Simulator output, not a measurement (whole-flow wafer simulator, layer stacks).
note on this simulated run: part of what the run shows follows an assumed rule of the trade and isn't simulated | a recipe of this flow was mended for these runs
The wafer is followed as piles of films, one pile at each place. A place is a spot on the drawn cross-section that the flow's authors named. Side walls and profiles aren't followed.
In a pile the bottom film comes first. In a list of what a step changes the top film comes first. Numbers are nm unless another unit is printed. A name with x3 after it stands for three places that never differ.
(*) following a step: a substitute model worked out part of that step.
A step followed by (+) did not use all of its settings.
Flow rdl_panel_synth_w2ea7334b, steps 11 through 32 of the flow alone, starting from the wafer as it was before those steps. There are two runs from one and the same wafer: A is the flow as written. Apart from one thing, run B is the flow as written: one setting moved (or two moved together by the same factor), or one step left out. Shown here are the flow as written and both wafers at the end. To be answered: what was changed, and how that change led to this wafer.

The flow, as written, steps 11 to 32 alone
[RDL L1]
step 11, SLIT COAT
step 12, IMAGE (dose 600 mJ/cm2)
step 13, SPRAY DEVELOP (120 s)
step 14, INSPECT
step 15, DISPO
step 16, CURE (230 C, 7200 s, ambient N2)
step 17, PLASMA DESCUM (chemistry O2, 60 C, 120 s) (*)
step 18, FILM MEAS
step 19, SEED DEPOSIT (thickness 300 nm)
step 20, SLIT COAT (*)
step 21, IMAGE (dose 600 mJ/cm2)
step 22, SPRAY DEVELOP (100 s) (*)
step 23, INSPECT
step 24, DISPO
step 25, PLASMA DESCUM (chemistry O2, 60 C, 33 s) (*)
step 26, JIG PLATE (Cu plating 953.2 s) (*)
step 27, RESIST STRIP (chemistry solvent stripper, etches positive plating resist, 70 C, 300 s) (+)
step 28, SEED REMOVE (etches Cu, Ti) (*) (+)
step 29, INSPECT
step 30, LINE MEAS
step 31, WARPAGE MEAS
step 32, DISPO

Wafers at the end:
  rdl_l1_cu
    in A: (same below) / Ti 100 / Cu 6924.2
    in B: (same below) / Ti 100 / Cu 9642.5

Cause: step 26, JIG PLATE: Cu plating 1323 s was run, whereas the flow has Cu plating 953.2 s.

How this came from the change, step by step:
  step 26, JIG PLATE (Cu plating 953.2 s) (*)
      rdl_l1_cu, rdl_l1_via, rdl_l1_rim x3: A Cu gains 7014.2 | B Cu gains 9732.5
